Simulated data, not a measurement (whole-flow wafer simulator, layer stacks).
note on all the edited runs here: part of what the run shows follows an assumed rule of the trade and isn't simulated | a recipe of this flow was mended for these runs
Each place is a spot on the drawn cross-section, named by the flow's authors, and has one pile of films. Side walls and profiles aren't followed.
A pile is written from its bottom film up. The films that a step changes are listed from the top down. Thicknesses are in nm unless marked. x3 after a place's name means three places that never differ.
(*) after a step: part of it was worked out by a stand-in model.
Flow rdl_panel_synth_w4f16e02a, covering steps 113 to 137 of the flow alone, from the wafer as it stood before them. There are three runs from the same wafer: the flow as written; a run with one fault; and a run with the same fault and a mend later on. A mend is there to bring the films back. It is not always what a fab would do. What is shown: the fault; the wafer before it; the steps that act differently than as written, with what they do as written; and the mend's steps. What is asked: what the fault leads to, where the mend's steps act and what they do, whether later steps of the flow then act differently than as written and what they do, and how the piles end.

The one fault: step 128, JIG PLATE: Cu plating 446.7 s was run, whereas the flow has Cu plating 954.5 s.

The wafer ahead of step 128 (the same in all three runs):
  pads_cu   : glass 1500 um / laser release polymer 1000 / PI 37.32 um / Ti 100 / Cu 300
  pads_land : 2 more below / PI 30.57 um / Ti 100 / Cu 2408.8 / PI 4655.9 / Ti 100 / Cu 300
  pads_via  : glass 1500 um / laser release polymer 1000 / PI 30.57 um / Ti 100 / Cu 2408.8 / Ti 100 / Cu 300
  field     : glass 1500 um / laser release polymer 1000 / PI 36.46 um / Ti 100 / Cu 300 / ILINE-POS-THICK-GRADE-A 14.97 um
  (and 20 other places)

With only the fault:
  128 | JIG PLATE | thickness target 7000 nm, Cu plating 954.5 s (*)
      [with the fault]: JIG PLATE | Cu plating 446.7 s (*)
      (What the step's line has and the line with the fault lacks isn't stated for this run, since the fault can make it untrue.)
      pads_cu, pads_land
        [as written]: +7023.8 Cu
        [with the fault]: +3287.1 Cu
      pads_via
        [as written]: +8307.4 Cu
        [with the fault]: +3287.1 Cu
  None of the later steps of the flow acts differently than as written at any place that is followed.
  The piles end different from the flow's at pads_cu, pads_land, pads_via by more than 2% or 0.5 nm, whichever is larger.
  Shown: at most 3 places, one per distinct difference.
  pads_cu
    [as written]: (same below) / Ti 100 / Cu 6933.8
    [with the fault]: (same below) / Ti 100 / Cu 3197.1
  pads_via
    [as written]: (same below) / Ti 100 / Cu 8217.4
    [with the fault]: (same below) / Ti 100 / Cu 3197.1

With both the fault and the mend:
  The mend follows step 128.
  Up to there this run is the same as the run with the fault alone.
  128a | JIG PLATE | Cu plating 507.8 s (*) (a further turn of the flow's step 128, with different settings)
      pads_cu, pads_land
        +3736.7 Cu
      pads_via
        +5020.3 Cu
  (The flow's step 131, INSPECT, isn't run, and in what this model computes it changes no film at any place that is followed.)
  None of the later steps of the flow acts differently than as written at any place that is followed.
  By the end, the piles equal the flow's at every place that both follow.
